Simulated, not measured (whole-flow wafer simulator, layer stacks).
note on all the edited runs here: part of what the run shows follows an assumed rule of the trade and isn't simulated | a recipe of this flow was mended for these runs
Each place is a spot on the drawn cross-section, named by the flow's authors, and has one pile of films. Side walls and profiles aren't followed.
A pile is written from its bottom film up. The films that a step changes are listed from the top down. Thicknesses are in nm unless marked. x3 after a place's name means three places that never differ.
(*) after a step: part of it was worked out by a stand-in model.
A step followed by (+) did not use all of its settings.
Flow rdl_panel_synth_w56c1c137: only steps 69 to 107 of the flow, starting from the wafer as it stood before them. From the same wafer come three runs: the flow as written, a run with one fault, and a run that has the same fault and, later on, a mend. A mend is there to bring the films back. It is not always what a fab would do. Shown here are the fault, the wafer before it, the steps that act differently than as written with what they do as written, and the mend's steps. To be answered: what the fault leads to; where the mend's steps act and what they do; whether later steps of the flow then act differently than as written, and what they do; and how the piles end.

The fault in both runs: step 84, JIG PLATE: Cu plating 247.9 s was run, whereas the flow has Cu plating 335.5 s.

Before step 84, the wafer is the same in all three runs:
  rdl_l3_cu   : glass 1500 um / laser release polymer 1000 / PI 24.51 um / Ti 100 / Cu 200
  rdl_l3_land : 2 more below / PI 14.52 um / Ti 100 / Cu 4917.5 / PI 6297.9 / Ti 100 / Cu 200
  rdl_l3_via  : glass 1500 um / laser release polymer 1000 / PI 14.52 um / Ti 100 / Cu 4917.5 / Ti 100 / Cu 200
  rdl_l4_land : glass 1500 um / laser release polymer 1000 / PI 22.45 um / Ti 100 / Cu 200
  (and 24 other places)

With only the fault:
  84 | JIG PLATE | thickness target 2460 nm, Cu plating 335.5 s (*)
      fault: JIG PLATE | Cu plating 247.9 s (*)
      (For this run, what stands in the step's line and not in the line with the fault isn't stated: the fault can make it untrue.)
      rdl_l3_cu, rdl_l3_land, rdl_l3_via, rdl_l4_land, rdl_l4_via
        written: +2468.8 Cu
        fault: +1824.2 Cu
  Steps later in the flow that act otherwise than as written (1 other step is not shown; it differs only slightly, by no more than 2% or 0.5 nm, whichever is larger):
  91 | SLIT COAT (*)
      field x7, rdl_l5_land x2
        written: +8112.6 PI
        fault: +7674.5 PI
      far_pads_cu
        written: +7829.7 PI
        fault: +7396 PI
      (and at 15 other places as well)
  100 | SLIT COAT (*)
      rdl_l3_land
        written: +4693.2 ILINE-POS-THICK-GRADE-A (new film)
        fault: +4879.3 ILINE-POS-THICK-GRADE-A (new film)
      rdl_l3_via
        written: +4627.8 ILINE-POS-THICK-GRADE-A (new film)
        fault: +4870.6 ILINE-POS-THICK-GRADE-A (new film)
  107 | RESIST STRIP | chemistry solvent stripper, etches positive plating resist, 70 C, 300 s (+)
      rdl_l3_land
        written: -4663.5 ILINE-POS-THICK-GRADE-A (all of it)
        fault: -4849.6 ILINE-POS-THICK-GRADE-A (all of it)
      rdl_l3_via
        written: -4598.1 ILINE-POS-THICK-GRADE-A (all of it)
        fault: -4840.9 ILINE-POS-THICK-GRADE-A (all of it)
  The piles end different from the flow's at rdl_l1_land, rdl_l2_cu, rdl_l2_land and 7 more by more than 2% or 0.5 nm, whichever is larger.
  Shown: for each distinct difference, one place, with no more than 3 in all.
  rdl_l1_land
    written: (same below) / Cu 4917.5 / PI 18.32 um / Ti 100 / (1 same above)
    fault: (same below) / Cu 4917.5 / PI 17.89 um / Ti 100 / (1 same above)
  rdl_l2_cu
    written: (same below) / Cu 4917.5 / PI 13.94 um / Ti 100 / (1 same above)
    fault: (same below) / Cu 4917.5 / PI 13.5 um / Ti 100 / (1 same above)
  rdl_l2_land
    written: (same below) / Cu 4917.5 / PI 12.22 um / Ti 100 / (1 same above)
    fault: (same below) / Cu 4917.5 / PI 11.79 um / Ti 100 / (1 same above)

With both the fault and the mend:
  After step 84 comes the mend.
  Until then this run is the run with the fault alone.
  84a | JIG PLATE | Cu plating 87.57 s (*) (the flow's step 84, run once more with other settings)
      rdl_l3_cu, rdl_l3_land, rdl_l3_via, rdl_l4_land, rdl_l4_via
        +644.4 Cu
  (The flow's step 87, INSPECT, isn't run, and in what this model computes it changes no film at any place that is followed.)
  Later steps of the flow that are run all act as written at every place that is followed, up to a difference of at most 2% or 0.5 nm, whichever is larger.
  The piles end only slightly different from the flow's at the places that both follow, by no more than 2% or 0.5 nm, whichever is larger.
